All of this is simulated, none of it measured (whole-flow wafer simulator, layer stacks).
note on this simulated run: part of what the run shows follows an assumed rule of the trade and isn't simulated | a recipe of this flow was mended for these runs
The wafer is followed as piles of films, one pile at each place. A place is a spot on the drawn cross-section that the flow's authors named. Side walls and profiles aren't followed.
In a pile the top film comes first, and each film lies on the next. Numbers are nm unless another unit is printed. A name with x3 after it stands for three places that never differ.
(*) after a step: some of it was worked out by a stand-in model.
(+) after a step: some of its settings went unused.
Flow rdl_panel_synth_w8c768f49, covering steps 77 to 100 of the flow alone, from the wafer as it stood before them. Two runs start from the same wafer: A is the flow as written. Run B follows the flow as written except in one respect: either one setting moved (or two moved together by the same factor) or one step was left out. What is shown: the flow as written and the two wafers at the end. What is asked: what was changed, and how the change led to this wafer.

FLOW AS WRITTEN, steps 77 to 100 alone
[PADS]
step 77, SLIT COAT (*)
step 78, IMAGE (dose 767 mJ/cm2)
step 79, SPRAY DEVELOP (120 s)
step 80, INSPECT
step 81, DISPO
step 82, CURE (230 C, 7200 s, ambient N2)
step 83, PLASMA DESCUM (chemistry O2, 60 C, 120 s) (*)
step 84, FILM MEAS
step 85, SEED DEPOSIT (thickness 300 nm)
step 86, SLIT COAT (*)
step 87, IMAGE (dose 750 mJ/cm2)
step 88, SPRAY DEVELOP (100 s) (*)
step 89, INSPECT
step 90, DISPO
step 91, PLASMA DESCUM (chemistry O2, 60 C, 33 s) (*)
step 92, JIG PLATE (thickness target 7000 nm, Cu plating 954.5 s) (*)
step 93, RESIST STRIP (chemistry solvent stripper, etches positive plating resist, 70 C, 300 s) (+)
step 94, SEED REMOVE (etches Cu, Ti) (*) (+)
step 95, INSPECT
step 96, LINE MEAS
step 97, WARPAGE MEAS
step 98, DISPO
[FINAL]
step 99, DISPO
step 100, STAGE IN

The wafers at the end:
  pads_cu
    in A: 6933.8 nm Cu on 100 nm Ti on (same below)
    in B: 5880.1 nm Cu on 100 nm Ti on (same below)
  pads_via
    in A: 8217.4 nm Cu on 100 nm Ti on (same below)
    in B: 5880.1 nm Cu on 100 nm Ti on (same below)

What caused this: step 92, JIG PLATE: Cu plating 811.3 s was run, though the flow has Cu plating 954.5 s.

How this came from the change, step by step:
  step 92, JIG PLATE (thickness target 7000 nm, Cu plating 954.5 s) (*)
      pads_cu, pads_land: A +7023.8 Cu | B +5970.1 Cu
      pads_via: A +8307.4 Cu | B +5970.1 Cu
